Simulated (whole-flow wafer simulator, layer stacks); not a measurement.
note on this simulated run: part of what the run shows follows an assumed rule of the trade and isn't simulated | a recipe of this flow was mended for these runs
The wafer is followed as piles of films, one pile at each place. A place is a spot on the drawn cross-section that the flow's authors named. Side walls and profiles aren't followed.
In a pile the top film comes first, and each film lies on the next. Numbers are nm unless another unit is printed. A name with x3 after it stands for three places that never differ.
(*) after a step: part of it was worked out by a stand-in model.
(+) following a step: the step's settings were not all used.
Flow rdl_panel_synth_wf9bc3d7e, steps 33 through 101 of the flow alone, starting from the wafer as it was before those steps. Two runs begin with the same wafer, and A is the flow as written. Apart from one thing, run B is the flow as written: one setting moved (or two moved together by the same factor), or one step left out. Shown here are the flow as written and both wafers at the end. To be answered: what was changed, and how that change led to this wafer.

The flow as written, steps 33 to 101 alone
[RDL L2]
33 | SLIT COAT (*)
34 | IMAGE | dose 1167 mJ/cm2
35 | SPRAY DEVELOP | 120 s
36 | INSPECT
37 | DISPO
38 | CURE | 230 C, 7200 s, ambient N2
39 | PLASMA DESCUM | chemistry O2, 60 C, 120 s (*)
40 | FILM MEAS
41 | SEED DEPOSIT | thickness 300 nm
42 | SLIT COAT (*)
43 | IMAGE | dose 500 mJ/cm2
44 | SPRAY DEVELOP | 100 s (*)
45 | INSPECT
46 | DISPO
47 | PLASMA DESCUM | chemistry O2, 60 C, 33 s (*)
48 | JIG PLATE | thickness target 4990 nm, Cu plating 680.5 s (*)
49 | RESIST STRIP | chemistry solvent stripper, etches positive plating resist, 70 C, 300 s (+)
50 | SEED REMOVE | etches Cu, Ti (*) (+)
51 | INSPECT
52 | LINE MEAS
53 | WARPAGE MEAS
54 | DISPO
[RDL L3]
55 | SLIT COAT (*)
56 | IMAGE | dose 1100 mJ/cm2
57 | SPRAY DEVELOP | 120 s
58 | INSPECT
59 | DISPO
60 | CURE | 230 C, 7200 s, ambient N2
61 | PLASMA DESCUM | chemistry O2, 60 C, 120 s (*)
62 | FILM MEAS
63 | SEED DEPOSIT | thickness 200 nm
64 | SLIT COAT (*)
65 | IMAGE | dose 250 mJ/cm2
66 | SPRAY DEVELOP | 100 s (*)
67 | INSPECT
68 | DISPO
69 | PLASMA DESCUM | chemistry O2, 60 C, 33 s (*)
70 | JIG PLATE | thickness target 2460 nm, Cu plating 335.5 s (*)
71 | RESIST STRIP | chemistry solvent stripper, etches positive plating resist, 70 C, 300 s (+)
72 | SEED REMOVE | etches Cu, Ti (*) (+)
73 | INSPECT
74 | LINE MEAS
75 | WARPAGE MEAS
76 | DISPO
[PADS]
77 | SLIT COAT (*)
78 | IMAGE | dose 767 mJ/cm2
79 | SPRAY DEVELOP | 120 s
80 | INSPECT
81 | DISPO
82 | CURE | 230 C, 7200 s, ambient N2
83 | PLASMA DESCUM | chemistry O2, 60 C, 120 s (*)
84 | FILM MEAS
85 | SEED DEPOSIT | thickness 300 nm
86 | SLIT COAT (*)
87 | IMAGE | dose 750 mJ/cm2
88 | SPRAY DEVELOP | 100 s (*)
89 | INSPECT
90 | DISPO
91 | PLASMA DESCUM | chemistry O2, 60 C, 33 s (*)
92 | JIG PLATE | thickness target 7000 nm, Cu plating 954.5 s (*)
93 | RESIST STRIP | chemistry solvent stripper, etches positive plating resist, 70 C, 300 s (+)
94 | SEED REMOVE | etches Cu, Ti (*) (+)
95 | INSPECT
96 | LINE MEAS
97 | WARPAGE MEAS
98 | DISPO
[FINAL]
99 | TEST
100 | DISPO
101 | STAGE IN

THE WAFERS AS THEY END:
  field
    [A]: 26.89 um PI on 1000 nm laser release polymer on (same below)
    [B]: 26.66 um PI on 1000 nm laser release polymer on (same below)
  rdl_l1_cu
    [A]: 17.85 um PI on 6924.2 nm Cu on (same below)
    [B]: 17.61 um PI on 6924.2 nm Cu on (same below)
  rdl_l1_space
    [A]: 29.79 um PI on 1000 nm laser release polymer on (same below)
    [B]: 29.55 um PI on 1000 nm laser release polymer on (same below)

Cause: step 48, JIG PLATE: Cu plating 578.4 s was run, while the flow as written has Cu plating 680.5 s.

The path from the change to this, step by step:
  48 | JIG PLATE | thickness target 4990 nm, Cu plating 680.5 s (*)
      rdl_l2_cu, rdl_l2_land, rdl_l2_via, rdl_l2_rim, rdl_l3_land, rdl_l3_via: A Cu gains 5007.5 | B Cu gains 4256.2
  55 | SLIT COAT (*)
      rdl_l2_space: A PI gains 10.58 um | B PI gains 9962.7
      field, pads_cu, pads_space, pads_land, pads_via: A PI gains 7936.4 | B PI gains 7700.8
      (and at 8 other places as well)
  64 | SLIT COAT (*)
      rdl_l1_rim: A ILINE-POS-THICK-GRADE-A gains 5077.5 (new film) | B ILINE-POS-THICK-GRADE-A gains 4962.1 (new film)
      rdl_l2_via: A ILINE-POS-THICK-GRADE-A gains 4385.9 (new film) | B ILINE-POS-THICK-GRADE-A gains 4604.4 (new film)
  71 | RESIST STRIP | chemistry solvent stripper, etches positive plating resist, 70 C, 300 s (+)
      rdl_l1_rim: A ILINE-POS-THICK-GRADE-A loses 5047.8 (all of it) | B ILINE-POS-THICK-GRADE-A loses 4932.4 (all of it)
      rdl_l2_via: A ILINE-POS-THICK-GRADE-A loses 4356.2 (all of it) | B ILINE-POS-THICK-GRADE-A loses 4574.7 (all of it)
  77 | SLIT COAT (*)
      rdl_l2_via: A PI gains 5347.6 | B PI gains 5552.8
      rdl_l3_via: A PI gains 10.46 um (new film) | B PI gains 10.53 um (new film)
  86 | SLIT COAT (*)
      rdl_l2_cu: A ILINE-POS-THICK-GRADE-A gains 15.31 um (new film) | B ILINE-POS-THICK-GRADE-A gains 15.26 um (new film)
      rdl_l2_space: A ILINE-POS-THICK-GRADE-A gains 15.33 um (new film) | B ILINE-POS-THICK-GRADE-A gains 15.27 um (new film)
      (and at 7 other places as well)
  93 | RESIST STRIP | chemistry solvent stripper, etches positive plating resist, 70 C, 300 s (+)
      rdl_l2_cu: A ILINE-POS-THICK-GRADE-A loses 15.28 um (all of it) | B ILINE-POS-THICK-GRADE-A loses 15.23 um (all of it)
      rdl_l2_space: A ILINE-POS-THICK-GRADE-A loses 15.3 um (all of it) | B ILINE-POS-THICK-GRADE-A loses 15.24 um (all of it)
      (and at 8 other places as well)
